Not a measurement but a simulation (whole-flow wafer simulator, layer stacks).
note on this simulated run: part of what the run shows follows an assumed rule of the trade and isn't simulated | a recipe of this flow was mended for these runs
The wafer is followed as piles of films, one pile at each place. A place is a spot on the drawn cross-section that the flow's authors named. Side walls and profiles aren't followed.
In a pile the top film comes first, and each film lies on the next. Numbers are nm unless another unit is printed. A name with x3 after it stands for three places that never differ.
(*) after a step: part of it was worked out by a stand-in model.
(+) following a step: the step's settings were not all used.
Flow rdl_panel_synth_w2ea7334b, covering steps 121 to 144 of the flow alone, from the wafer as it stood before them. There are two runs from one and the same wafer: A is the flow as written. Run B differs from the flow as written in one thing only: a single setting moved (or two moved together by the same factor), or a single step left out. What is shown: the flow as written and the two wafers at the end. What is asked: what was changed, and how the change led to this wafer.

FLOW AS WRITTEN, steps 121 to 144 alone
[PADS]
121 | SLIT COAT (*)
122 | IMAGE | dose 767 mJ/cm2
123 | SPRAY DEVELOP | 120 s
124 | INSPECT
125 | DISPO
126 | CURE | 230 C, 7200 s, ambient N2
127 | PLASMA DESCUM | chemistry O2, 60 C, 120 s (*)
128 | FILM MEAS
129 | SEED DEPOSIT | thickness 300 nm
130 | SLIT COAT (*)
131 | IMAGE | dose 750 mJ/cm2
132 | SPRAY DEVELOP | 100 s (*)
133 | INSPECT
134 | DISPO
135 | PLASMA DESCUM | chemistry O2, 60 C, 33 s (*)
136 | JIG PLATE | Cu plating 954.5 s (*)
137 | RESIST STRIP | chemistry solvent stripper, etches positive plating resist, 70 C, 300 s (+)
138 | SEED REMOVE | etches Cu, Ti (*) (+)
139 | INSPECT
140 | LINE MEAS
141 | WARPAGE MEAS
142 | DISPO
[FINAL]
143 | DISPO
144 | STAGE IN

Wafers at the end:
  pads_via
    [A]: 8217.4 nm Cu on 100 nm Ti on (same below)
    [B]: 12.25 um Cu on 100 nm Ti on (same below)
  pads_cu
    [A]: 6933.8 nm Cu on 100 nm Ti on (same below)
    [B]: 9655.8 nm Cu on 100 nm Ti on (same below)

The reason: step 136, JIG PLATE: Cu plating 1324 s was run, though the flow has Cu plating 954.5 s.

The path from the change to this, step by step:
  136 | JIG PLATE | Cu plating 954.5 s (*)
      pads_via: A Cu gains 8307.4 | B Cu gains 12.34 um
      pads_cu, pads_land: A Cu gains 7023.8 | B Cu gains 9745.8
